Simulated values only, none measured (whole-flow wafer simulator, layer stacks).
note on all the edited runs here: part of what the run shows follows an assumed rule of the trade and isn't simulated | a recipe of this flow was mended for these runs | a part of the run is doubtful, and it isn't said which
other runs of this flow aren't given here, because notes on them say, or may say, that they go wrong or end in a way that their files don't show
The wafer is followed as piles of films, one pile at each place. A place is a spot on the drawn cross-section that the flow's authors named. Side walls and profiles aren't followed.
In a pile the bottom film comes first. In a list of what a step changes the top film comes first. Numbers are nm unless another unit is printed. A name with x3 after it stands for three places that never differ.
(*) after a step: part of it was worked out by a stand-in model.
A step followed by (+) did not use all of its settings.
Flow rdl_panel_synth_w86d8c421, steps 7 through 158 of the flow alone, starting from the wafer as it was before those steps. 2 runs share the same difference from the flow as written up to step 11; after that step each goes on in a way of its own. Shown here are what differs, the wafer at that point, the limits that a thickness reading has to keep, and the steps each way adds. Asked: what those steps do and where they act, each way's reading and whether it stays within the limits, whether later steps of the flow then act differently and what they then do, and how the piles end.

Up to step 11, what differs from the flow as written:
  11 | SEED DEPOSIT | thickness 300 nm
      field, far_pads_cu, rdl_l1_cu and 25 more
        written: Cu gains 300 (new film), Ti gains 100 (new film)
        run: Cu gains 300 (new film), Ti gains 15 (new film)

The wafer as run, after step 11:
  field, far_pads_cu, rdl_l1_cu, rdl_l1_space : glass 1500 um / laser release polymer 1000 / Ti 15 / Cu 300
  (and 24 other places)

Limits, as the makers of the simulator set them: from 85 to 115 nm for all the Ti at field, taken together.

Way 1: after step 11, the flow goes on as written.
  The reading taken after step 11 is 15 nm, which is outside the limits.
  Steps further on in the flow that do not act as written (12 more steps, not shown, differ only slightly: by at most 2% or 0.5 nm, whichever is larger):
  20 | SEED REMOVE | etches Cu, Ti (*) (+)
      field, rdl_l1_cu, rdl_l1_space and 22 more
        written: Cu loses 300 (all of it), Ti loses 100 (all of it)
        way: Cu loses 300 (all of it), Ti loses 15 (all of it)
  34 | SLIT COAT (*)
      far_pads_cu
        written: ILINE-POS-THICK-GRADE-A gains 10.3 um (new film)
        way: ILINE-POS-THICK-GRADE-A gains 10.57 um (new film)
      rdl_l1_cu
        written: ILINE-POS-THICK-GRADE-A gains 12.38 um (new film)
        way: ILINE-POS-THICK-GRADE-A gains 12.81 um (new film)
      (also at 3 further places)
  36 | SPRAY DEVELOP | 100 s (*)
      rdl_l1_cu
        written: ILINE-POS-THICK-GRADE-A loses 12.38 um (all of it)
        way: ILINE-POS-THICK-GRADE-A loses 12.81 um (all of it)
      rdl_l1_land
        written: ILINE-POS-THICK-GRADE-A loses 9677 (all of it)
        way: ILINE-POS-THICK-GRADE-A loses 9913.6 (all of it)
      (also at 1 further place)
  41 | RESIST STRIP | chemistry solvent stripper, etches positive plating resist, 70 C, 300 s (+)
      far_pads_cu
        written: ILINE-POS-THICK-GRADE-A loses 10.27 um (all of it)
        way: ILINE-POS-THICK-GRADE-A loses 10.54 um (all of it)
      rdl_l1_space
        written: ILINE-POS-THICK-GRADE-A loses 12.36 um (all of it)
        way: ILINE-POS-THICK-GRADE-A loses 12.84 um (all of it)
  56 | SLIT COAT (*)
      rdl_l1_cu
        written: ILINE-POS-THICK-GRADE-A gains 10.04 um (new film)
        way: ILINE-POS-THICK-GRADE-A gains 10.03 um (new film)
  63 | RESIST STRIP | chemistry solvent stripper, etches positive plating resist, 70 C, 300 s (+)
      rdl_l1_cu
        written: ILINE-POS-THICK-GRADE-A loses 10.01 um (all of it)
        way: ILINE-POS-THICK-GRADE-A loses 10 um (all of it)
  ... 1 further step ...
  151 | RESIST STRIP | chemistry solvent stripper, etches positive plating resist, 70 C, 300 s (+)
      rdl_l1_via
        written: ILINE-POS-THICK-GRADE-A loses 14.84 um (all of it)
        way: ILINE-POS-THICK-GRADE-A loses 14.85 um (all of it)
  By the end, the piles at far_pads_cu, rdl_l1_land, rdl_l1_via depart from the flow's by more than 2% or 0.5 nm, whichever is larger.
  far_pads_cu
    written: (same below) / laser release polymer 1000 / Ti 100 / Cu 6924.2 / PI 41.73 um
    way: (same below) / laser release polymer 1000 / Ti 15 / Cu 6924.2 / PI 41.76 um
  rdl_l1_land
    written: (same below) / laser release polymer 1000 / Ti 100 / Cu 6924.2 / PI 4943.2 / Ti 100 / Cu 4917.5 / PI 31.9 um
    way: (same below) / laser release polymer 1000 / Ti 15 / Cu 6924.2 / PI 4943.9 / Ti 100 / Cu 4917.5 / PI 31.92 um
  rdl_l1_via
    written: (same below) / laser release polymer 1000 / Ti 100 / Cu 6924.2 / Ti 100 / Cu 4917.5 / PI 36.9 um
    way: (same below) / laser release polymer 1000 / Ti 15 / Cu 6924.2 / Ti 100 / Cu 4917.5 / PI 36.92 um

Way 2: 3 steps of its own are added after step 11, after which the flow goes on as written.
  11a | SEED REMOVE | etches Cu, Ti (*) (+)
      field, far_pads_cu, rdl_l1_cu and 25 more
        Cu loses 300 (all of it), Ti loses 15 (all of it)
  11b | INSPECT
      does not change any film at any place that is followed
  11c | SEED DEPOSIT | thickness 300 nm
      field, far_pads_cu, rdl_l1_cu and 25 more
        Cu gains 300 (new film), Ti gains 100 (new film)
  The reading taken after step 11c is 100 nm, which is within the limits.
  Later steps of the flow that are run all act as written at every place that is followed.
  By the end, the piles equal the flow's at every place that both follow.

Inside the limits: way 2. Outside the limits: way 1.
